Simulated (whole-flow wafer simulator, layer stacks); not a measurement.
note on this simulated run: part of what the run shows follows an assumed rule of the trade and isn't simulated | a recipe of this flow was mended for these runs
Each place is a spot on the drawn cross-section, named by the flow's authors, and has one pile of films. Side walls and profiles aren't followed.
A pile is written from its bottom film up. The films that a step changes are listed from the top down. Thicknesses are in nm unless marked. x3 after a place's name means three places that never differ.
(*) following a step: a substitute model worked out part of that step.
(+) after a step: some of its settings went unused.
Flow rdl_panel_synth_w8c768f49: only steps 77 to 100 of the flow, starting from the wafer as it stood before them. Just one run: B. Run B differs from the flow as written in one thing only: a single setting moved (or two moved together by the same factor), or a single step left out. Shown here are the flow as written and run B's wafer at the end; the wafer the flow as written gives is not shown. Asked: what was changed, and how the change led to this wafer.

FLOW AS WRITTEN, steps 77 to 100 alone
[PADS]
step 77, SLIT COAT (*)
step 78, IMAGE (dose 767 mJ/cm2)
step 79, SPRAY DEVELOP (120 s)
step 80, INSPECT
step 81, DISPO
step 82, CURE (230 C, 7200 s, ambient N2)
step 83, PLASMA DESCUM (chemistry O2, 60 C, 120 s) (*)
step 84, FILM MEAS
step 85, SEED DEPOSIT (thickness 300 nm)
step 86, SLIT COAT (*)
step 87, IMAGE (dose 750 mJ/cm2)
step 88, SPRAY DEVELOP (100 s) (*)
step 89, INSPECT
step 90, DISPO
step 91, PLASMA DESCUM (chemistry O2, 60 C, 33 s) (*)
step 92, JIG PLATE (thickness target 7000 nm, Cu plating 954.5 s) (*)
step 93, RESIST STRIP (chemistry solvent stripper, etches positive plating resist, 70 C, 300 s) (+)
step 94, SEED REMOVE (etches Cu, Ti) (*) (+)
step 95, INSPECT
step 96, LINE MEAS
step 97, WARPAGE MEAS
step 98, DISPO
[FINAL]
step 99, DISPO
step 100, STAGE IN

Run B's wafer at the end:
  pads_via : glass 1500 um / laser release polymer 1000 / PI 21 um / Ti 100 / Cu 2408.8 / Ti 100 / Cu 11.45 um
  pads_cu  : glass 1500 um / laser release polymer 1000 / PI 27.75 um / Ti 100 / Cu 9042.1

The reason: step 92, JIG PLATE: Cu plating 1241 s was run, though the flow has Cu plating 954.5 s.

How this came from the change, step by step:
  step 92, JIG PLATE (thickness target 7000 nm, Cu plating 954.5 s) (*)
      pads_via: +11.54 um Cu (as written it would have been: +8307.4 Cu)
      pads_cu, pads_land: +9132.1 Cu (as written it would have been: +7023.8 Cu)
